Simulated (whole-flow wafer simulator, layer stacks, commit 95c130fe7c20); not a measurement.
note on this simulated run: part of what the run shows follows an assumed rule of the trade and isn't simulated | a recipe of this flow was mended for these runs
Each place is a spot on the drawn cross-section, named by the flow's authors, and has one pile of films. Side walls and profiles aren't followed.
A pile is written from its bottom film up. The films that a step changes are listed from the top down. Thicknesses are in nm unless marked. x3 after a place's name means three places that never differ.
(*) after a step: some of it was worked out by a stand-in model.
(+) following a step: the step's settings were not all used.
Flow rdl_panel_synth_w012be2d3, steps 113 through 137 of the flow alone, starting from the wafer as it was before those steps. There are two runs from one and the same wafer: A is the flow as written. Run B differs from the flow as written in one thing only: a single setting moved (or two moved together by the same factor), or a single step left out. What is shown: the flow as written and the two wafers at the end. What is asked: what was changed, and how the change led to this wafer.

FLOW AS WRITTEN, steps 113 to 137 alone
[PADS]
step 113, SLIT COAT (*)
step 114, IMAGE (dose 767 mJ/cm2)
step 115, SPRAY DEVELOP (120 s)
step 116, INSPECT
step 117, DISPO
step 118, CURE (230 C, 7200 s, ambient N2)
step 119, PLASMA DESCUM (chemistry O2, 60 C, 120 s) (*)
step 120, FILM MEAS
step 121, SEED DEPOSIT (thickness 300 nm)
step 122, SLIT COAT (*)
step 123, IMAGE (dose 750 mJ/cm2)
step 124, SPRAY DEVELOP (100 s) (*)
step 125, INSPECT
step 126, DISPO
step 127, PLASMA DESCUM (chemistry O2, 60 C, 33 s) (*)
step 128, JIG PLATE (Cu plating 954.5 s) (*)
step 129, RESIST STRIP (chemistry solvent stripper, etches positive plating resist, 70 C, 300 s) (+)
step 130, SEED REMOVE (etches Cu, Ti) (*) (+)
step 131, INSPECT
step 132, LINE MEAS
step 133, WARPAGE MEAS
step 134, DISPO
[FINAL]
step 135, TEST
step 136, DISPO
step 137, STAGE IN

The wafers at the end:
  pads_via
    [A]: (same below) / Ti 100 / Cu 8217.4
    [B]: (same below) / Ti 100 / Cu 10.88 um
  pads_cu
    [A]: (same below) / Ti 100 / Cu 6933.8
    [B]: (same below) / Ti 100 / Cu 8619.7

What caused this: step 128, JIG PLATE: Cu plating 1184 s was run, whereas the flow has Cu plating 954.5 s.

The path from the change to this, step by step:
  step 128, JIG PLATE (Cu plating 954.5 s) (*)
      pads_via: A +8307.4 Cu | B +10.97 um Cu
      pads_cu, pads_land: A +7023.8 Cu | B +8709.7 Cu
